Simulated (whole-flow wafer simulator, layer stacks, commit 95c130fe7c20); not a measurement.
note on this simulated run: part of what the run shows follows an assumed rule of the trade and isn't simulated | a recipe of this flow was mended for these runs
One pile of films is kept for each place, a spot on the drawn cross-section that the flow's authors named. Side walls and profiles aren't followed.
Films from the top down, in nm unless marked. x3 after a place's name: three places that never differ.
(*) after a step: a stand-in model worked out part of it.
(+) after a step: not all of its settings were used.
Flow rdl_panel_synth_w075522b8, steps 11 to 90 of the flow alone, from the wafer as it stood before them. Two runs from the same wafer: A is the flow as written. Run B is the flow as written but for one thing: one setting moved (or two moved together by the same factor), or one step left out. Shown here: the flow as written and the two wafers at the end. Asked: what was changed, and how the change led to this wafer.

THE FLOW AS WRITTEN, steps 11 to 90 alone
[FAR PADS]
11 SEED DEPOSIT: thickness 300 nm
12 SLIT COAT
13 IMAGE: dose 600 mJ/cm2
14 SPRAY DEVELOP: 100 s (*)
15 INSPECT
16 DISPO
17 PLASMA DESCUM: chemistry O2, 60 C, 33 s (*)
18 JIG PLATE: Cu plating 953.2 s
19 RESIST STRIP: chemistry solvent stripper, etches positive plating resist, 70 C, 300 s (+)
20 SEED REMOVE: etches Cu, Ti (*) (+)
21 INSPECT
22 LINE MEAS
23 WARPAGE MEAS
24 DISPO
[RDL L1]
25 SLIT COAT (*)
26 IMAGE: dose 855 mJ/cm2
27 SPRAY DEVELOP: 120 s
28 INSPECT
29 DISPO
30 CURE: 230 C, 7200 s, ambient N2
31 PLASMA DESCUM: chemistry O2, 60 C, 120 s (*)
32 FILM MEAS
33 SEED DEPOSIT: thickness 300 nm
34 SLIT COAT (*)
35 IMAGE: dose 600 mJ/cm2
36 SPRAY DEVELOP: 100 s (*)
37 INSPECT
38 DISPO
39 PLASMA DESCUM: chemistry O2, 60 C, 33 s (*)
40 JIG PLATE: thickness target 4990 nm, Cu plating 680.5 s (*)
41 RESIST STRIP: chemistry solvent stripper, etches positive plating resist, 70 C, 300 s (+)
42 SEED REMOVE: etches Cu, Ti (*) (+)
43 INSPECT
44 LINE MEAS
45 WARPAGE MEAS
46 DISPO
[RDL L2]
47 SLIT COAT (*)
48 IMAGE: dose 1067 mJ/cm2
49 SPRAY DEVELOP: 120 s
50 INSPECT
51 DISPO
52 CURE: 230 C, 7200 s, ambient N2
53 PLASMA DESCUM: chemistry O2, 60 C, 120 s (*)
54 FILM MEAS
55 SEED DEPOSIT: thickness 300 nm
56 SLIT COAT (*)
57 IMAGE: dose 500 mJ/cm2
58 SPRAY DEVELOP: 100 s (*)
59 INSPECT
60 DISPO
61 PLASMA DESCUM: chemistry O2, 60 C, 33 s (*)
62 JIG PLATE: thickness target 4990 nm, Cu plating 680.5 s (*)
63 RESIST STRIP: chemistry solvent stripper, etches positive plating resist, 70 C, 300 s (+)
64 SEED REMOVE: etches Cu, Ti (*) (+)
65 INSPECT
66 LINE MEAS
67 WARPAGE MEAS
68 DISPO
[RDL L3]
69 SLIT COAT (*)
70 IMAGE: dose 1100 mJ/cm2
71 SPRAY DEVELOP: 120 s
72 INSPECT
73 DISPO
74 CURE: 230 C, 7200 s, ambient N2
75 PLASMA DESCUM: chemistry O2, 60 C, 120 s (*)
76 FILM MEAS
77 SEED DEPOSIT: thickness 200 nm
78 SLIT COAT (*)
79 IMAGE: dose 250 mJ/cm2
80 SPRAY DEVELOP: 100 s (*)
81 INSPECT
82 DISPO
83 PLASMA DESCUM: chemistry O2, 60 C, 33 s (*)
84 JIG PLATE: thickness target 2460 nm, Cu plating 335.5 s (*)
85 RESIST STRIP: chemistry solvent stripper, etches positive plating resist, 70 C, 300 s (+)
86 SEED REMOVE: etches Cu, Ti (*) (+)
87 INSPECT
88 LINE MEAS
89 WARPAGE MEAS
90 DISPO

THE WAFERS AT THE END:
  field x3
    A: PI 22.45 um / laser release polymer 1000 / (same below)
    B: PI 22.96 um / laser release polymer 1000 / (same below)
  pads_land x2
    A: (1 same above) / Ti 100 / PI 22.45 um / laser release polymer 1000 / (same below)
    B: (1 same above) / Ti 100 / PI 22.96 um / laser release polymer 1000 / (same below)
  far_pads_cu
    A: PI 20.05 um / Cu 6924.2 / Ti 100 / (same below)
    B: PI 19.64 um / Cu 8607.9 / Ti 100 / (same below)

The cause: step 18, JIG PLATE: Cu plating 1182 s was run, where the flow has Cu plating 953.2 s.

How the change led to this, step by step:
  18 JIG PLATE: Cu plating 953.2 s
      far_pads_cu, rdl_l1_land, rdl_l1_via: A Cu +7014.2 | B Cu +8697.9
  25 SLIT COAT (*)
      field x3, rdl_l2_cu, rdl_l2_space and 10 more: A PI +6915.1 (new film) | B PI +7419.7 (new film)
      far_pads_cu: A PI +4450.5 (new film) | B PI +4303.2 (new film)
      (and at 2 more places)
  34 SLIT COAT (*)
      far_pads_cu: A ILINE-POS-THICK-GRADE-A +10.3 um (new film) | B ILINE-POS-THICK-GRADE-A +10.03 um (new film)
      rdl_l1_cu: A ILINE-POS-THICK-GRADE-A +12.38 um (new film) | B ILINE-POS-THICK-GRADE-A +12.51 um (new film)
      (and at 3 more places)
  36 SPRAY DEVELOP: 100 s (*)
      rdl_l1_cu: A ILINE-POS-THICK-GRADE-A -12.38 um (all of it) | B ILINE-POS-THICK-GRADE-A -12.51 um (all of it)
      rdl_l1_land: A ILINE-POS-THICK-GRADE-A -9677 (all of it) | B ILINE-POS-THICK-GRADE-A -9385.3 (all of it)
      (and at 1 more place)
  41 RESIST STRIP: chemistry solvent stripper, etches positive plating resist, 70 C, 300 s (+)
      far_pads_cu: A ILINE-POS-THICK-GRADE-A -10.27 um (all of it) | B ILINE-POS-THICK-GRADE-A -9999.5 (all of it)
      rdl_l1_space: A ILINE-POS-THICK-GRADE-A -12.36 um (all of it) | B ILINE-POS-THICK-GRADE-A -12.49 um (all of it)
  47 SLIT COAT (*)
      rdl_l1_space: A PI +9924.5 | B PI +10.2 um
      far_pads_cu: A PI +7707.8 | B PI +7535.6
      (and at 3 more places)
  56 SLIT COAT (*)
      rdl_l1_cu: A ILINE-POS-THICK-GRADE-A +10.04 um (new film) | B ILINE-POS-THICK-GRADE-A +10.22 um (new film)
      rdl_l1_space: A ILINE-POS-THICK-GRADE-A +11.02 um (new film) | B ILINE-POS-THICK-GRADE-A +11.19 um (new film)
  63 RESIST STRIP: chemistry solvent stripper, etches positive plating resist, 70 C, 300 s (+)
      rdl_l1_cu: A ILINE-POS-THICK-GRADE-A -10.01 um (all of it) | B ILINE-POS-THICK-GRADE-A -10.19 um (all of it)
      rdl_l1_space: A ILINE-POS-THICK-GRADE-A -10.99 um (all of it) | B ILINE-POS-THICK-GRADE-A -11.16 um (all of it)
